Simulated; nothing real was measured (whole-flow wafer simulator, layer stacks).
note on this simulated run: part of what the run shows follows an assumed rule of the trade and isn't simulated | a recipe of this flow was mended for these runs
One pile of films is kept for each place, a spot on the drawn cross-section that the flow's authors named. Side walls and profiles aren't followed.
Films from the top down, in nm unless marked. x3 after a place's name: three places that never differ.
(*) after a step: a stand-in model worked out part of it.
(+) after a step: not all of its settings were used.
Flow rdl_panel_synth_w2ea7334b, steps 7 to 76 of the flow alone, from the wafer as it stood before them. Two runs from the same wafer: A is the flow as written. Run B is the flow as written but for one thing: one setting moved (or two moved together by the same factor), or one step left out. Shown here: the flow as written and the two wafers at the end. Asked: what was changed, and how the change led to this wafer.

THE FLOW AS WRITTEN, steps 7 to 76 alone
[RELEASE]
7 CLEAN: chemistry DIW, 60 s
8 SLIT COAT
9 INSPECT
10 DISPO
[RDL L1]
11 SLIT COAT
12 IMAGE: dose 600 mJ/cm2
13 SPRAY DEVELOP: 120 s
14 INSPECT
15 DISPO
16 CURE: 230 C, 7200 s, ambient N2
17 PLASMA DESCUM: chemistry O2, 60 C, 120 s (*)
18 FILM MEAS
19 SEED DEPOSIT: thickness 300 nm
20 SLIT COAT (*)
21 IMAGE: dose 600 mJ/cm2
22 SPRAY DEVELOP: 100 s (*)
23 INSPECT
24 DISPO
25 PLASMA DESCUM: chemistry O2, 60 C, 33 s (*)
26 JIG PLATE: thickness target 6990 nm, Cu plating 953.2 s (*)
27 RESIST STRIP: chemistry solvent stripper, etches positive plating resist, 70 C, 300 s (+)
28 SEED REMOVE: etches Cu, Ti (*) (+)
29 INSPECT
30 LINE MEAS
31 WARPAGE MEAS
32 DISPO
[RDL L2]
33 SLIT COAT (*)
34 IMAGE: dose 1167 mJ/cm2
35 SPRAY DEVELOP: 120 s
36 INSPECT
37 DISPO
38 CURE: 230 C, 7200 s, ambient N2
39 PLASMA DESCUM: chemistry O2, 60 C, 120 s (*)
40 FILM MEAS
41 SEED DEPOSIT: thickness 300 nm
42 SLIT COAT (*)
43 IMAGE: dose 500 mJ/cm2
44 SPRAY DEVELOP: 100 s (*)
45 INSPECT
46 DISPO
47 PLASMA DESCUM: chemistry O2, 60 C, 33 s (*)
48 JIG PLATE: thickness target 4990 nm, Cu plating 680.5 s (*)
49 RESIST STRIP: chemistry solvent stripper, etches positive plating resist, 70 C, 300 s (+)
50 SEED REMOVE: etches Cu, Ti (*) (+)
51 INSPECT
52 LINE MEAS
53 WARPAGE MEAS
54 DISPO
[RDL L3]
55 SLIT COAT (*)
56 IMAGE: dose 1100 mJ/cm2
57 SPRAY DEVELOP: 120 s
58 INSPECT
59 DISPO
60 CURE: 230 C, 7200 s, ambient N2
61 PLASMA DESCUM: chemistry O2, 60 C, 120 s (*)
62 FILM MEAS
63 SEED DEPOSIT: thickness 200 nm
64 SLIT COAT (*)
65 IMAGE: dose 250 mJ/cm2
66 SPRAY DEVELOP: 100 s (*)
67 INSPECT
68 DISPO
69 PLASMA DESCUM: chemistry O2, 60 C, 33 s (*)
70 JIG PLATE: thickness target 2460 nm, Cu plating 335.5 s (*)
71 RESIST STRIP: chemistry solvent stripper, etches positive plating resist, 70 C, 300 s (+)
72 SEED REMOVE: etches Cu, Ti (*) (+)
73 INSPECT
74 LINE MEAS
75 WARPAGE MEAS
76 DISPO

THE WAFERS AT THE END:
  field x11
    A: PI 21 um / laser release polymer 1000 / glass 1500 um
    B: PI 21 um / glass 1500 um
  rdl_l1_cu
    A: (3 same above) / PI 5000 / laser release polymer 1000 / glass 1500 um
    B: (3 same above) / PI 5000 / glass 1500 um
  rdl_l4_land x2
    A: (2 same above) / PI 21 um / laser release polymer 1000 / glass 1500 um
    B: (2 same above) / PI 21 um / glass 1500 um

The cause: step 8, SLIT COAT, was left out.

How the change led to this, step by step:
  (no step that both runs have acts differently)
